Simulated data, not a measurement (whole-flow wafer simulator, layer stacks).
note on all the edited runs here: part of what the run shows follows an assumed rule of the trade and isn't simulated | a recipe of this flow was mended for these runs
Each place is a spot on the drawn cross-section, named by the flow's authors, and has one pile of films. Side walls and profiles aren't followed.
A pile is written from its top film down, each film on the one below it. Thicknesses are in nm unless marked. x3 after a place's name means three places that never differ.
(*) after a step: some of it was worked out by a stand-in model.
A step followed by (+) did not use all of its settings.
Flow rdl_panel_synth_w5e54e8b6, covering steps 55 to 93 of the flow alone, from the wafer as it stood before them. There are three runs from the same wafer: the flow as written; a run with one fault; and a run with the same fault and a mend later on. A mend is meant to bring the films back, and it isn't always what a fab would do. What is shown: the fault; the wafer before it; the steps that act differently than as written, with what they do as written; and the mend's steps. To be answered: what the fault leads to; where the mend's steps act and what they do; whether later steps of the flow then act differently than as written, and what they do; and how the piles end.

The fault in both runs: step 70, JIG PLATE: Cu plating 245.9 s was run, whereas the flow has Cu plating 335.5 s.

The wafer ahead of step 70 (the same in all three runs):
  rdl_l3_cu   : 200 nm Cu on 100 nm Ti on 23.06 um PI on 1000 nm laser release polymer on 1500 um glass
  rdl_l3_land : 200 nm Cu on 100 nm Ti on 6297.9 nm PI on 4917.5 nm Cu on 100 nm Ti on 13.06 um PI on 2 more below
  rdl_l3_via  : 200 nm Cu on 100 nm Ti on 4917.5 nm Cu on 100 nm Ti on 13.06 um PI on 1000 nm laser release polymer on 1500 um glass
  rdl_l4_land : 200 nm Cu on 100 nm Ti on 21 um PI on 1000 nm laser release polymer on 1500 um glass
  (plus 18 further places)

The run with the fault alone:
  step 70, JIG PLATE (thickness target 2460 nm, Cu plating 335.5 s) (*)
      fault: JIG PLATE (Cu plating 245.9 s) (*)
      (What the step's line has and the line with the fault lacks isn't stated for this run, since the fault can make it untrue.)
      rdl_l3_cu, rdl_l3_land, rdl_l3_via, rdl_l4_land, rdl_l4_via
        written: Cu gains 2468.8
        fault: Cu gains 1809.5
  Steps further on in the flow that do not act as written (1 other step is not shown; it differs only slightly, by no more than 2% or 0.5 nm, whichever is larger):
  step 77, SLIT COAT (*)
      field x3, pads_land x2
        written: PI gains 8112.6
        fault: PI gains 7664.7
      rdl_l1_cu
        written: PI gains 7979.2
        fault: PI gains 7533.6
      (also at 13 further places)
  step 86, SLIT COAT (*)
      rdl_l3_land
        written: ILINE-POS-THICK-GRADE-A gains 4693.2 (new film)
        fault: ILINE-POS-THICK-GRADE-A gains 4898.8 (new film)
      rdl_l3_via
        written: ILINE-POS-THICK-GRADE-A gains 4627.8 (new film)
        fault: ILINE-POS-THICK-GRADE-A gains 4900.3 (new film)
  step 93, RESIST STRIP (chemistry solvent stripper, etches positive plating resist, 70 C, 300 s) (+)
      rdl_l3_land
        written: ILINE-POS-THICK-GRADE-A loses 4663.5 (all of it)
        fault: ILINE-POS-THICK-GRADE-A loses 4869.1 (all of it)
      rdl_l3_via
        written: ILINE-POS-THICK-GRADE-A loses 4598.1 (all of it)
        fault: ILINE-POS-THICK-GRADE-A loses 4870.6 (all of it)
  By the end, the piles at rdl_l1_cu, rdl_l2_cu, rdl_l2_land and 7 more depart from the flow's by more than 2% or 0.5 nm, whichever is larger.
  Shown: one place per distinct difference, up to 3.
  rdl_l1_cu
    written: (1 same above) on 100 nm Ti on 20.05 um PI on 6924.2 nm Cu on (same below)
    fault: (1 same above) on 100 nm Ti on 19.61 um PI on 6924.2 nm Cu on (same below)
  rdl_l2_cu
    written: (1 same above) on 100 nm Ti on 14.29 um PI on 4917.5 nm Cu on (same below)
    fault: (1 same above) on 100 nm Ti on 13.84 um PI on 4917.5 nm Cu on (same below)
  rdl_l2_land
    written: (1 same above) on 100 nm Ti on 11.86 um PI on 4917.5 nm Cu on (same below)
    fault: (1 same above) on 100 nm Ti on 11.42 um PI on 4917.5 nm Cu on (same below)

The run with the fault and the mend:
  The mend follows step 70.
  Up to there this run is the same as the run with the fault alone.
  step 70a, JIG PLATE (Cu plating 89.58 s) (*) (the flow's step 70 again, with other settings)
      rdl_l3_cu, rdl_l3_land, rdl_l3_via, rdl_l4_land, rdl_l4_via
        Cu gains 659.2
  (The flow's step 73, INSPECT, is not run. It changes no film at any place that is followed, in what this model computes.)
  Later steps of the flow that are run all act as written at every place that is followed, up to a difference of at most 2% or 0.5 nm, whichever is larger.
  When the end is reached, the piles differ only a little from the flow's at the places that both follow, at most by 2% or 0.5 nm, whichever is larger.
